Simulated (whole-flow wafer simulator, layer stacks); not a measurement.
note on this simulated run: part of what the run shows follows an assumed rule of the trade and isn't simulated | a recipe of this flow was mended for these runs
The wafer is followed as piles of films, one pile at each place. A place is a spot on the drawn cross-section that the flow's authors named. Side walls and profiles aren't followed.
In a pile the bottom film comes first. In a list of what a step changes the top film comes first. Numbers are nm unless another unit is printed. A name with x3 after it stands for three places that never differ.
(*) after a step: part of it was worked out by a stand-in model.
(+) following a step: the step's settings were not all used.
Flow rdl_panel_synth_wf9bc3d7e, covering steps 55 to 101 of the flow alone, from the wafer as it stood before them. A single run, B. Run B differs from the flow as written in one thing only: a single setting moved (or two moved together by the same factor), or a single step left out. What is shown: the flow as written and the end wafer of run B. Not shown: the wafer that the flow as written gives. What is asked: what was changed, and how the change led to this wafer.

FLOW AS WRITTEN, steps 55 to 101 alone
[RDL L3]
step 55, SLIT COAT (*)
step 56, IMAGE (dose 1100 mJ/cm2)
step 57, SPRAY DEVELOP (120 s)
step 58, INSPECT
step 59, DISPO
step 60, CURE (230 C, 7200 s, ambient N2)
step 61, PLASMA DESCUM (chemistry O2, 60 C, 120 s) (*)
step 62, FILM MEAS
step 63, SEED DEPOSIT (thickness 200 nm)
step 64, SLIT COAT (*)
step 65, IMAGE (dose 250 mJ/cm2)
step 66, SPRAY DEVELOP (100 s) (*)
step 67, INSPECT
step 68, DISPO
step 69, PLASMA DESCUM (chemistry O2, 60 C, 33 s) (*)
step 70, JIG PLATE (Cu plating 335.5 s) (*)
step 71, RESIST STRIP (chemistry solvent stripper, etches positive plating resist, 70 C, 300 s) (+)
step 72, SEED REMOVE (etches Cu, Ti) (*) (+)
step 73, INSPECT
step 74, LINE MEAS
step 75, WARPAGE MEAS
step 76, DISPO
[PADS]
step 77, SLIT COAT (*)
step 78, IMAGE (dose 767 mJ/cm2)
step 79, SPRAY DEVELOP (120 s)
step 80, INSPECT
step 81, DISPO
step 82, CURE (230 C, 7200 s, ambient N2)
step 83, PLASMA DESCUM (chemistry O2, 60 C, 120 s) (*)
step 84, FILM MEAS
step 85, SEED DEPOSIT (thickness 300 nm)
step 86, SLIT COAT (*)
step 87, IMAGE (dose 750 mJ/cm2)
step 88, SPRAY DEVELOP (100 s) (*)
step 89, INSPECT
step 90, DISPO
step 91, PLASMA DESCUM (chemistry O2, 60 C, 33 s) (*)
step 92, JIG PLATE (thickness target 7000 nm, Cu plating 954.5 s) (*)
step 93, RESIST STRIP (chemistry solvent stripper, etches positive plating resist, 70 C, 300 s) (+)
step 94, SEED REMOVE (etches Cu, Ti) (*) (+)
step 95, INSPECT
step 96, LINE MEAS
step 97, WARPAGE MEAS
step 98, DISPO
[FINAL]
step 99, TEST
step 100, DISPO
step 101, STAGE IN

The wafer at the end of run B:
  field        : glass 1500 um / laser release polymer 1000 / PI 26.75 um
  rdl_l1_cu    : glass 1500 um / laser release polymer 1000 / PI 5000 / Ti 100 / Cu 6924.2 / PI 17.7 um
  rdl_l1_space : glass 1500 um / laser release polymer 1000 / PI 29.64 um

The reason: step 70, JIG PLATE: Cu plating 281.8 s was run, whereas the flow has Cu plating 335.5 s.

How this came from the change, step by step:
  step 70, JIG PLATE (Cu plating 335.5 s) (*)
      rdl_l3_cu, rdl_l3_land, rdl_l3_via, pads_land, pads_via: +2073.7 Cu (it would be, as written: +2468.8 Cu)
  step 77, SLIT COAT (*)
      field: +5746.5 PI (it would be, as written: +5893.8 PI)
      rdl_l1_cu: +5627.1 PI (it would be, as written: +5773.5 PI)
      (as well as at 13 more places)
  step 86, SLIT COAT (*)
      rdl_l2_space: +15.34 um ILINE-POS-THICK-GRADE-A (new film) (it would be, as written: +15.33 um ILINE-POS-THICK-GRADE-A (new film))
      rdl_l3_cu: +15.16 um ILINE-POS-THICK-GRADE-A (new film) (it would be, as written: +15.28 um ILINE-POS-THICK-GRADE-A (new film))
      (as well as at 8 more places)
  step 88, SPRAY DEVELOP (100 s) (*)
      pads_cu: -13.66 um ILINE-POS-THICK-GRADE-A (all of it) (it would be, as written: -13.68 um ILINE-POS-THICK-GRADE-A (all of it))
      pads_land: -13.14 um ILINE-POS-THICK-GRADE-A (all of it) (it would be, as written: -13.11 um ILINE-POS-THICK-GRADE-A (all of it))
      (as well as at 1 more place)
  step 92, JIG PLATE (thickness target 7000 nm, Cu plating 954.5 s) (*)
      pads_via: +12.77 um Au/Ni/Cu (new film) (it would be, as written: +12.72 um Au/Ni/Cu (new film))
  step 93, RESIST STRIP (chemistry solvent stripper, etches positive plating resist, 70 C, 300 s) (+)
      rdl_l2_space: -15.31 um ILINE-POS-THICK-GRADE-A (all of it) (it would be, as written: -15.3 um ILINE-POS-THICK-GRADE-A (all of it))
      rdl_l3_cu: -15.13 um ILINE-POS-THICK-GRADE-A (all of it) (it would be, as written: -15.25 um ILINE-POS-THICK-GRADE-A (all of it))
      (as well as at 5 more places)
